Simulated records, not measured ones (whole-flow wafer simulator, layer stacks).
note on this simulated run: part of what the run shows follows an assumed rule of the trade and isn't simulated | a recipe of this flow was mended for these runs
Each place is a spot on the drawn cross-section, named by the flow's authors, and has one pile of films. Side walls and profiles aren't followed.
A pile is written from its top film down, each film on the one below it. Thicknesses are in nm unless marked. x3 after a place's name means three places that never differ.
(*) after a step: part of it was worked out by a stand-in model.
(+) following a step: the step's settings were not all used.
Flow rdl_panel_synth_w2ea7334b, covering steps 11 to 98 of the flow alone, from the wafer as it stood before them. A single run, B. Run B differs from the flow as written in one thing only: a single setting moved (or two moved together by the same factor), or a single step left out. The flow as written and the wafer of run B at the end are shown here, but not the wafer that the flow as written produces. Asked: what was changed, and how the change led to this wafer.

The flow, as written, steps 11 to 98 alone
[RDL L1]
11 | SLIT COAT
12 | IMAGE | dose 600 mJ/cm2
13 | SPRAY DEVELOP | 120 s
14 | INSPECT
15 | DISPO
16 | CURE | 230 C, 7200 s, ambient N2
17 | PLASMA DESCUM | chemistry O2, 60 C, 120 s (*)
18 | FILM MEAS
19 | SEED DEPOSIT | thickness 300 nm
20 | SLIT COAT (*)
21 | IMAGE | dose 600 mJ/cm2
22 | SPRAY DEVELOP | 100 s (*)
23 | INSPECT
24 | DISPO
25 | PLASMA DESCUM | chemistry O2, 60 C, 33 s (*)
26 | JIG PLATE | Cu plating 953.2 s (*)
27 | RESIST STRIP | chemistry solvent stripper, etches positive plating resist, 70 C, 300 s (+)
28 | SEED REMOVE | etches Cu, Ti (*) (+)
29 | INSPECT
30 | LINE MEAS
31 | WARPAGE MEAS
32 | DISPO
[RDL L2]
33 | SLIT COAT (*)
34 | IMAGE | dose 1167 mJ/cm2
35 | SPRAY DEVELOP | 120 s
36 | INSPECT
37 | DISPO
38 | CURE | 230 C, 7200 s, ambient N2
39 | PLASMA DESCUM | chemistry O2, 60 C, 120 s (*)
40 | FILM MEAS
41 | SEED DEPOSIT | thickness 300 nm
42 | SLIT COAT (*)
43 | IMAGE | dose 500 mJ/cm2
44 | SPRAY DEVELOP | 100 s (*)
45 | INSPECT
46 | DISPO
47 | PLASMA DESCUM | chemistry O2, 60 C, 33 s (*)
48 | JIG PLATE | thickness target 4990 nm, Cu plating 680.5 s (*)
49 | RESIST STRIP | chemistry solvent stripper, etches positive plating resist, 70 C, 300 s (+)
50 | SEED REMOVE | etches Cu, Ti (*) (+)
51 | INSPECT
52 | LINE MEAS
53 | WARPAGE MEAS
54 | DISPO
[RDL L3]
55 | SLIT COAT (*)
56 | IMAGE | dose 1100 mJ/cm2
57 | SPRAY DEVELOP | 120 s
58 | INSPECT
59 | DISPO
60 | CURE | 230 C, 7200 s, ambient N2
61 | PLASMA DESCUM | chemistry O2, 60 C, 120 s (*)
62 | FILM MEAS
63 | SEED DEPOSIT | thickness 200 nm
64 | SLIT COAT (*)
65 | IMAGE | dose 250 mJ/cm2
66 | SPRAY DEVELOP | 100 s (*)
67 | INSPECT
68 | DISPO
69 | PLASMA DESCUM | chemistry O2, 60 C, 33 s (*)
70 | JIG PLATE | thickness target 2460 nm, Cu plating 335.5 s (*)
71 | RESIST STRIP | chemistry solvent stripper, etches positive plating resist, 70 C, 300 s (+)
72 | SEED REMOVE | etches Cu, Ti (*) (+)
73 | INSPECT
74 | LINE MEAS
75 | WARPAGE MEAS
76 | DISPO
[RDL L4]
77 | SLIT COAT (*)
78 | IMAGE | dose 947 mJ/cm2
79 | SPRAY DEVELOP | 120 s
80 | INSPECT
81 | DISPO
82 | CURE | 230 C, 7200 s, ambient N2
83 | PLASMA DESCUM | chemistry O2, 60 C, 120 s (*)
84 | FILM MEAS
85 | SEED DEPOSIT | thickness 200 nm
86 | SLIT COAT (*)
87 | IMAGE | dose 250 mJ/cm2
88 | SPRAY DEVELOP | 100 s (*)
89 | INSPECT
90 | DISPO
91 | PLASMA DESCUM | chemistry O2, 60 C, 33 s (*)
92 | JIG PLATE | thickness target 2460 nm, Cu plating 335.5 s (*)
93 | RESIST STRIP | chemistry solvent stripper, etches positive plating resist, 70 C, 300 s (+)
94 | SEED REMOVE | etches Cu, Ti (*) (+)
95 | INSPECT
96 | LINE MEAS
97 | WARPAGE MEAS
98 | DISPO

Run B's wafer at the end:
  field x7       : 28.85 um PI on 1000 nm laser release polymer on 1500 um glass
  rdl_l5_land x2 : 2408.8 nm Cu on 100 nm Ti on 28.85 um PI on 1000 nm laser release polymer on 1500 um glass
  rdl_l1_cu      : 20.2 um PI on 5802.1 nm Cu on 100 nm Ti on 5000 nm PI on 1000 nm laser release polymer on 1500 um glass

The reason: step 26, JIG PLATE: Cu plating 800.7 s was run, whereas the flow has Cu plating 953.2 s.

How this came from the change, step by step:
  26 | JIG PLATE | Cu plating 953.2 s (*)
      rdl_l1_cu, rdl_l1_via, rdl_l1_rim, rdl_l2_land, rdl_l2_via: Cu gains 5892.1 (as written it would have been: Cu gains 7014.2)
  33 | SLIT COAT (*)
      rdl_l1_space: PI gains 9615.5 (as written it would have been: PI gains 10.38 um)
      field x7, rdl_l3_cu, rdl_l3_space and 9 more: PI gains 7802.8 (as written it would have been: PI gains 8062.5)
      (also at 4 further places)
  42 | SLIT COAT (*)
      rdl_l2_cu, rdl_l2_space: ILINE-POS-THICK-GRADE-A gains 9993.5 (new film) (as written it would have been: ILINE-POS-THICK-GRADE-A gains 10.13 um (new film))
      rdl_l1_space: ILINE-POS-THICK-GRADE-A gains 10.37 um (new film) (as written it would have been: ILINE-POS-THICK-GRADE-A gains 10.52 um (new film))
      (also at 3 further places)
  44 | SPRAY DEVELOP | 100 s (*)
      rdl_l2_cu: ILINE-POS-THICK-GRADE-A loses 9993.5 (all of it) (as written it would have been: ILINE-POS-THICK-GRADE-A loses 10.13 um (all of it))
      rdl_l2_land: ILINE-POS-THICK-GRADE-A loses 7291.8 (all of it) (as written it would have been: ILINE-POS-THICK-GRADE-A loses 7139.5 (all of it))
      (also at 1 further place)
  49 | RESIST STRIP | chemistry solvent stripper, etches positive plating resist, 70 C, 300 s (+)
      rdl_l2_space: ILINE-POS-THICK-GRADE-A loses 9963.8 (all of it) (as written it would have been: ILINE-POS-THICK-GRADE-A loses 10.1 um (all of it))
      rdl_l1_space: ILINE-POS-THICK-GRADE-A loses 10.34 um (all of it) (as written it would have been: ILINE-POS-THICK-GRADE-A loses 10.49 um (all of it))
      (also at 1 further place)
  55 | SLIT COAT (*)
      rdl_l2_cu: PI gains 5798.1 (new film) (as written it would have been: PI gains 5919.4 (new film))
      rdl_l2_space: PI gains 10.44 um (as written it would have been: PI gains 10.58 um)
      (also at 2 further places)
